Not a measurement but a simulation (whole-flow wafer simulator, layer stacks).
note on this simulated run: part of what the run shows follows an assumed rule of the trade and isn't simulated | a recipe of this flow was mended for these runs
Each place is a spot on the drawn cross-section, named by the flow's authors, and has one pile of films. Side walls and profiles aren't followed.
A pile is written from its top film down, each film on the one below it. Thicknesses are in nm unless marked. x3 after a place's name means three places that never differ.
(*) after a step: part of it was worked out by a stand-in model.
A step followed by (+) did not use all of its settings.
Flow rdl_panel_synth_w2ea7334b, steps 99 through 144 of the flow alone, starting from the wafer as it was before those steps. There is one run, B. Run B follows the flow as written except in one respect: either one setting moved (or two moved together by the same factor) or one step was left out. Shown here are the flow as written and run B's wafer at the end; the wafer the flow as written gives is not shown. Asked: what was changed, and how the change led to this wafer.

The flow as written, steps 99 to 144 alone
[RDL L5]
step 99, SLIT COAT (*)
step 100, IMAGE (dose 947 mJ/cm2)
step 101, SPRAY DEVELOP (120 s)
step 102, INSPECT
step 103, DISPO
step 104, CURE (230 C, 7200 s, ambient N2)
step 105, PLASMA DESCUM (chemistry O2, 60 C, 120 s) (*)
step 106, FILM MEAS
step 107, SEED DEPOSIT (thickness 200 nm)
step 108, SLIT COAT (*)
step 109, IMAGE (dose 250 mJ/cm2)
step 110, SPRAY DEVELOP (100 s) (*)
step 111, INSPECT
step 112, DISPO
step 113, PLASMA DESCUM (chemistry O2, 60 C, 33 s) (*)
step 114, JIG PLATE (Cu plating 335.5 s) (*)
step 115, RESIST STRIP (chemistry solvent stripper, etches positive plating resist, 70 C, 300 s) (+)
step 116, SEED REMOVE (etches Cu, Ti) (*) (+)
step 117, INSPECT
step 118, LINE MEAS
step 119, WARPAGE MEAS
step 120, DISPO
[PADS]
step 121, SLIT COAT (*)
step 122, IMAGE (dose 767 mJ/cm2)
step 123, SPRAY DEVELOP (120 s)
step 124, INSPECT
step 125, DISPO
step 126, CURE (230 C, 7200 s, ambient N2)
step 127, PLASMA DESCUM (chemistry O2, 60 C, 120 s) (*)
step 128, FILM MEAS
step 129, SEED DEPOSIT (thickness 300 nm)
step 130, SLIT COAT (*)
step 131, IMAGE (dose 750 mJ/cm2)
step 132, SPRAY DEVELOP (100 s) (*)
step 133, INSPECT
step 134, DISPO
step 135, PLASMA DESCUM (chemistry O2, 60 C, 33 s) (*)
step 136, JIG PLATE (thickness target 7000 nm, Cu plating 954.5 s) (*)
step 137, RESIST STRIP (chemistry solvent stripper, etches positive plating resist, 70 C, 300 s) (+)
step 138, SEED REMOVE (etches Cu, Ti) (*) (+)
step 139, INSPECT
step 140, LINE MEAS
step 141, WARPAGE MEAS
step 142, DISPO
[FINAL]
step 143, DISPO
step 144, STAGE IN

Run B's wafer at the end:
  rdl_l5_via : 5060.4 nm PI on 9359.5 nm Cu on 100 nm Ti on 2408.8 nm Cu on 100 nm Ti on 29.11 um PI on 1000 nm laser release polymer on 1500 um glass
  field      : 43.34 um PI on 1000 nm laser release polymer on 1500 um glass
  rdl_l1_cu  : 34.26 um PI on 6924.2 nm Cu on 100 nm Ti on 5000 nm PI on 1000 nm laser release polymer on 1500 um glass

What caused this: step 114, JIG PLATE: Cu plating 416 s was run, while the flow as written has Cu plating 335.5 s.

How this came from the change, step by step:
  step 114, JIG PLATE (Cu plating 335.5 s) (*)
      rdl_l5_cu, rdl_l5_land, pads_land, pads_via: +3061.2 Cu (it would be, as written: +2468.8 Cu)
      rdl_l5_via: +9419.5 Cu (it would be, as written: +2468.8 Cu)
  step 121, SLIT COAT (*)
      rdl_l5_via: +5060.4 PI (new film) (it would be, as written: +10.89 um PI (new film))
      field: +6119.3 PI (it would be, as written: +5893.8 PI)
      (as well as at 22 more places)
  step 130, SLIT COAT (*)
      rdl_l5_cu: +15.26 um ILINE-POS-THICK-GRADE-A (new film) (it would be, as written: +15.12 um ILINE-POS-THICK-GRADE-A (new film))
      rdl_l5_space: +15.24 um ILINE-POS-THICK-GRADE-A (new film) (it would be, as written: +15.12 um ILINE-POS-THICK-GRADE-A (new film))
      (as well as at 6 more places)
  step 132, SPRAY DEVELOP (100 s) (*)
      pads_cu: -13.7 um ILINE-POS-THICK-GRADE-A (all of it) (it would be, as written: -13.68 um ILINE-POS-THICK-GRADE-A (all of it))
      pads_land: -13.06 um ILINE-POS-THICK-GRADE-A (all of it) (it would be, as written: -13.11 um ILINE-POS-THICK-GRADE-A (all of it))
      (as well as at 1 more place)
  step 137, RESIST STRIP (chemistry solvent stripper, etches positive plating resist, 70 C, 300 s) (+)
      rdl_l2_cu, rdl_l2_space: -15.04 um ILINE-POS-THICK-GRADE-A (all of it) (it would be, as written: -15.05 um ILINE-POS-THICK-GRADE-A (all of it))
      rdl_l5_cu: -15.23 um ILINE-POS-THICK-GRADE-A (all of it) (it would be, as written: -15.09 um ILINE-POS-THICK-GRADE-A (all of it))
      (as well as at 4 more places)
